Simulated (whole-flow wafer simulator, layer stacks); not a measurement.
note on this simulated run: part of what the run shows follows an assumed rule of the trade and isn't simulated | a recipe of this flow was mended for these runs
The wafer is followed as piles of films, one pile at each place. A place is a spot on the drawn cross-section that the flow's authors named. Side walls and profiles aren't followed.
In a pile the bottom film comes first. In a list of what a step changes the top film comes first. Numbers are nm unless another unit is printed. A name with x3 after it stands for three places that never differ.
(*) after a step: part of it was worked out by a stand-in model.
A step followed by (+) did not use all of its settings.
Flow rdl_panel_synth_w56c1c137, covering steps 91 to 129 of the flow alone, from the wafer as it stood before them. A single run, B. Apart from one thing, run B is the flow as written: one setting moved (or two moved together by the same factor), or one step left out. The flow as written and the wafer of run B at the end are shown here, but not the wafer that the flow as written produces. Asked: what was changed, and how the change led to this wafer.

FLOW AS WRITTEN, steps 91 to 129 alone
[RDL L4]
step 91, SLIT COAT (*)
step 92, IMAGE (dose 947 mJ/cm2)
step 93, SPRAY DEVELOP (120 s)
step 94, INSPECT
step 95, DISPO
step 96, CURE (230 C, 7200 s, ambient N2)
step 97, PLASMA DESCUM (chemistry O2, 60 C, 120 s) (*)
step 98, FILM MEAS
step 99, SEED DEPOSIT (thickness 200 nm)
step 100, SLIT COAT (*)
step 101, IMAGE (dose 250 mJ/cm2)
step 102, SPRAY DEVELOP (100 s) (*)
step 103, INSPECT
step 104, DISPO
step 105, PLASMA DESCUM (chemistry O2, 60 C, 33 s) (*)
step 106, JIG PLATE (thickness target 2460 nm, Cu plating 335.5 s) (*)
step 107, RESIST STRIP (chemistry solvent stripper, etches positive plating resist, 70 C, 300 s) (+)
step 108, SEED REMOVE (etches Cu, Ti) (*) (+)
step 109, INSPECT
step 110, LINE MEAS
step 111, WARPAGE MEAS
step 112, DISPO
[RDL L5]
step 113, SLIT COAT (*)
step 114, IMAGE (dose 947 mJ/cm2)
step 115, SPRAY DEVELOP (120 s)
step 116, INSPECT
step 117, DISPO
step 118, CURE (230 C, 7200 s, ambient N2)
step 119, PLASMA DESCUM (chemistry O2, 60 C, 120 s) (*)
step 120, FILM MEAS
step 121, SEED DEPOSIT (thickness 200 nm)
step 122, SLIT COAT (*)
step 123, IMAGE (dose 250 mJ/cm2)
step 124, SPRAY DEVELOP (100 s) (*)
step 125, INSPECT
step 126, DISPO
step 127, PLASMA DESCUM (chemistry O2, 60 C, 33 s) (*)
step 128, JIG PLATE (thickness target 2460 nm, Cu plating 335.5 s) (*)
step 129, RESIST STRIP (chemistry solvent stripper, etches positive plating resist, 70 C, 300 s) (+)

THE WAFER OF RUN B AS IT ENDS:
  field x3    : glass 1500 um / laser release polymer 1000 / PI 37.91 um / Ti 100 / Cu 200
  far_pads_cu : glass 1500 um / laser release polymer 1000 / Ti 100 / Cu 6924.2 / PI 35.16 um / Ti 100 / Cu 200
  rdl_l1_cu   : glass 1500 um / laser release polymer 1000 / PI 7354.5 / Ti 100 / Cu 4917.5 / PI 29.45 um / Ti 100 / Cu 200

The reason: step 106, JIG PLATE: Cu plating 178.8 s was run, though the flow has Cu plating 335.5 s.

The path from the change to this, step by step:
  step 106, JIG PLATE (thickness target 2460 nm, Cu plating 335.5 s) (*)
      rdl_l4_cu, rdl_l4_land, rdl_l4_via, rdl_l5_land, rdl_l5_via: Cu gains 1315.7 (in the flow as written it would be: Cu gains 2468.8)
  step 113, SLIT COAT (*)
      field x3, pads_land x2: PI gains 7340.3 (in the flow as written it would be: PI gains 8112.6)
      far_pads_cu: PI gains 7287.7 (in the flow as written it would be: PI gains 8058.6)
      (and at 19 other places as well)
  step 122, SLIT COAT (*)
      rdl_l4_cu: ILINE-POS-THICK-GRADE-A gains 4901 (new film) (in the flow as written it would be: ILINE-POS-THICK-GRADE-A gains 5106.3 (new film))
      rdl_l4_land: ILINE-POS-THICK-GRADE-A gains 5155.2 (new film) (in the flow as written it would be: ILINE-POS-THICK-GRADE-A gains 4913.1 (new film))
      (and at 2 other places as well)
  step 124, SPRAY DEVELOP (100 s) (*)
      rdl_l5_land: ILINE-POS-THICK-GRADE-A loses 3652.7 (all of it) (in the flow as written it would be: ILINE-POS-THICK-GRADE-A loses 3532.2 (all of it))
  step 129, RESIST STRIP (chemistry solvent stripper, etches positive plating resist, 70 C, 300 s) (+)
      rdl_l4_cu: ILINE-POS-THICK-GRADE-A loses 4871.3 (all of it) (in the flow as written it would be: ILINE-POS-THICK-GRADE-A loses 5076.6 (all of it))
      rdl_l4_land: ILINE-POS-THICK-GRADE-A loses 5125.5 (all of it) (in the flow as written it would be: ILINE-POS-THICK-GRADE-A loses 4883.4 (all of it))
      (and at 1 other place as well)
